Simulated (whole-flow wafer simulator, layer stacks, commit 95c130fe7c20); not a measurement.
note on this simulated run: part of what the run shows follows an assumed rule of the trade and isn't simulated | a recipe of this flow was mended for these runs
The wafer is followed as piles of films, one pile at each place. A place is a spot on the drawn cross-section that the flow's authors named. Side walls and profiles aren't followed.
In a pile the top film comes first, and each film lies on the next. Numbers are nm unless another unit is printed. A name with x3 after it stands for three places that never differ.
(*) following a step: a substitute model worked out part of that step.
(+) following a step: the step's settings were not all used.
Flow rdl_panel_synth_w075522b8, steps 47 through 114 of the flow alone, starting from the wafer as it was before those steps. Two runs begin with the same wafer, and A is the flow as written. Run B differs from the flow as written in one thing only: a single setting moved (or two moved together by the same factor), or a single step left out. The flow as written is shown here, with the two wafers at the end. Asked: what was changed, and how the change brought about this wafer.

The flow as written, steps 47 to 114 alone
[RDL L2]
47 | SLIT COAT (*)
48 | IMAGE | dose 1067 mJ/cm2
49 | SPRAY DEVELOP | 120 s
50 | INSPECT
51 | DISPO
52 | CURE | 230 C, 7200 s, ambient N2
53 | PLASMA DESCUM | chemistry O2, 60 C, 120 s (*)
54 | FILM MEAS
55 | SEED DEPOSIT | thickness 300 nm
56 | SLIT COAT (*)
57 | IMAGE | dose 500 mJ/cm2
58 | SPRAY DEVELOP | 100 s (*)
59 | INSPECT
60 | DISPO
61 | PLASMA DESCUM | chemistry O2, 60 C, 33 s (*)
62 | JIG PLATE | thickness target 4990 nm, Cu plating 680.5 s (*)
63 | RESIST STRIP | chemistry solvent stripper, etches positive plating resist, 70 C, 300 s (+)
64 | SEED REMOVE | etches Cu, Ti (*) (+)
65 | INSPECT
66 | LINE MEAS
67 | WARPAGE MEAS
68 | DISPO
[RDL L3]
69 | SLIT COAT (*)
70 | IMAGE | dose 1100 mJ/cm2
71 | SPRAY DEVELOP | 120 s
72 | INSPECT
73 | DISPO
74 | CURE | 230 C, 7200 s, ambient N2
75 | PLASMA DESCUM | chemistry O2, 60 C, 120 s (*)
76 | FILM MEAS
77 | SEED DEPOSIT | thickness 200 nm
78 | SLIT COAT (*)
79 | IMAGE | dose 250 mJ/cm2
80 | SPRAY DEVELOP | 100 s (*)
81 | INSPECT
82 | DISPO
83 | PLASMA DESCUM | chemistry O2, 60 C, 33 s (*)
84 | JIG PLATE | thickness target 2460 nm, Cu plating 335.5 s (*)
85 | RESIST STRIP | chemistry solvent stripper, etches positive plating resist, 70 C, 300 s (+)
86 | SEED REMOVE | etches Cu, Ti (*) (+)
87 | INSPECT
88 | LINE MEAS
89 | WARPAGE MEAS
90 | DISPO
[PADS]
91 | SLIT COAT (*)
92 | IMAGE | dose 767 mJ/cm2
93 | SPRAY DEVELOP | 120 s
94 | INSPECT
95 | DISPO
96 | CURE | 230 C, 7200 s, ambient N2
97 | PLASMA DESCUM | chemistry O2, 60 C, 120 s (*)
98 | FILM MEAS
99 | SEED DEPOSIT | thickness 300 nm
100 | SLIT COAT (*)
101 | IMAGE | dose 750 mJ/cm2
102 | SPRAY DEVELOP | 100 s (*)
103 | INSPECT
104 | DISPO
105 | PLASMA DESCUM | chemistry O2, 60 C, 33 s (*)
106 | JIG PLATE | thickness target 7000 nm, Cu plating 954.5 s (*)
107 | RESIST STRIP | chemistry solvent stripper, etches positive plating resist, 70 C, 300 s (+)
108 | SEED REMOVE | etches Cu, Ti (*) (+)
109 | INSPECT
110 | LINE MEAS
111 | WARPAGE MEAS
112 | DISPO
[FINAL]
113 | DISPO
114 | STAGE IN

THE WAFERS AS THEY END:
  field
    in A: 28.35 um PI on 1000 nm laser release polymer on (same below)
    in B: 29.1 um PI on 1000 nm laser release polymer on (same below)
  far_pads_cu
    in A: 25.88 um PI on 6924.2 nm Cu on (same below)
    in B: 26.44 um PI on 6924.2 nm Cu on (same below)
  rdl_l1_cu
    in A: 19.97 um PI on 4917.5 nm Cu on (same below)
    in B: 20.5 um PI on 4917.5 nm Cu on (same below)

The reason: step 62, JIG PLATE: Cu plating 986.7 s was run, whereas the flow has Cu plating 680.5 s.

Step by step, how the change led to this:
  62 | JIG PLATE | thickness target 4990 nm, Cu plating 680.5 s (*)
      rdl_l2_cu, rdl_l2_land, rdl_l2_via, rdl_l2_rim, rdl_l3_land, rdl_l3_via: A +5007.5 Cu | B +7260.8 Cu
  69 | SLIT COAT (*)
      rdl_l3_cu, rdl_l3_space: A +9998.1 PI | B +11.82 um PI
      rdl_l1_rim: A +9339.9 PI | B +11.17 um PI
      (as well as at 14 more places)
  78 | SLIT COAT (*)
      rdl_l3_cu, rdl_l3_space: A +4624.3 ILINE-POS-THICK-GRADE-A (new film) | B +4739.4 ILINE-POS-THICK-GRADE-A (new film)
      rdl_l2_space: A +5535.4 ILINE-POS-THICK-GRADE-A (new film) | B +5747.7 ILINE-POS-THICK-GRADE-A (new film)
      (as well as at 4 more places)
  80 | SPRAY DEVELOP | 100 s (*)
      rdl_l3_cu: A -4624.3 ILINE-POS-THICK-GRADE-A (all of it) | B -4739.4 ILINE-POS-THICK-GRADE-A (all of it)
      rdl_l3_land: A -2880.1 ILINE-POS-THICK-GRADE-A (all of it) | B -2773.1 ILINE-POS-THICK-GRADE-A (all of it)
  85 | RESIST STRIP | chemistry solvent stripper, etches positive plating resist, 70 C, 300 s (+)
      rdl_l2_space: A -5505.7 ILINE-POS-THICK-GRADE-A (all of it) | B -5718 ILINE-POS-THICK-GRADE-A (all of it)
      rdl_l1_rim: A -5069.9 ILINE-POS-THICK-GRADE-A (all of it) | B -5259.5 ILINE-POS-THICK-GRADE-A (all of it)
      (as well as at 3 more places)
  91 | SLIT COAT (*)
      far_pads_cu: A +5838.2 PI | B +5640.8 PI
      rdl_l1_cu: A +6093.4 PI | B +5868.5 PI
      (as well as at 10 more places)
  100 | SLIT COAT (*)
      far_pads_cu: A +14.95 um ILINE-POS-THICK-GRADE-A (new film) | B +14.84 um ILINE-POS-THICK-GRADE-A (new film)
      rdl_l1_cu: A +15.24 um ILINE-POS-THICK-GRADE-A (new film) | B +15.09 um ILINE-POS-THICK-GRADE-A (new film)
      (as well as at 13 more places)
  107 | RESIST STRIP | chemistry solvent stripper, etches positive plating resist, 70 C, 300 s (+)
      far_pads_cu: A -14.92 um ILINE-POS-THICK-GRADE-A (all of it) | B -14.81 um ILINE-POS-THICK-GRADE-A (all of it)
      rdl_l1_cu: A -15.21 um ILINE-POS-THICK-GRADE-A (all of it) | B -15.06 um ILINE-POS-THICK-GRADE-A (all of it)
      (as well as at 13 more places)
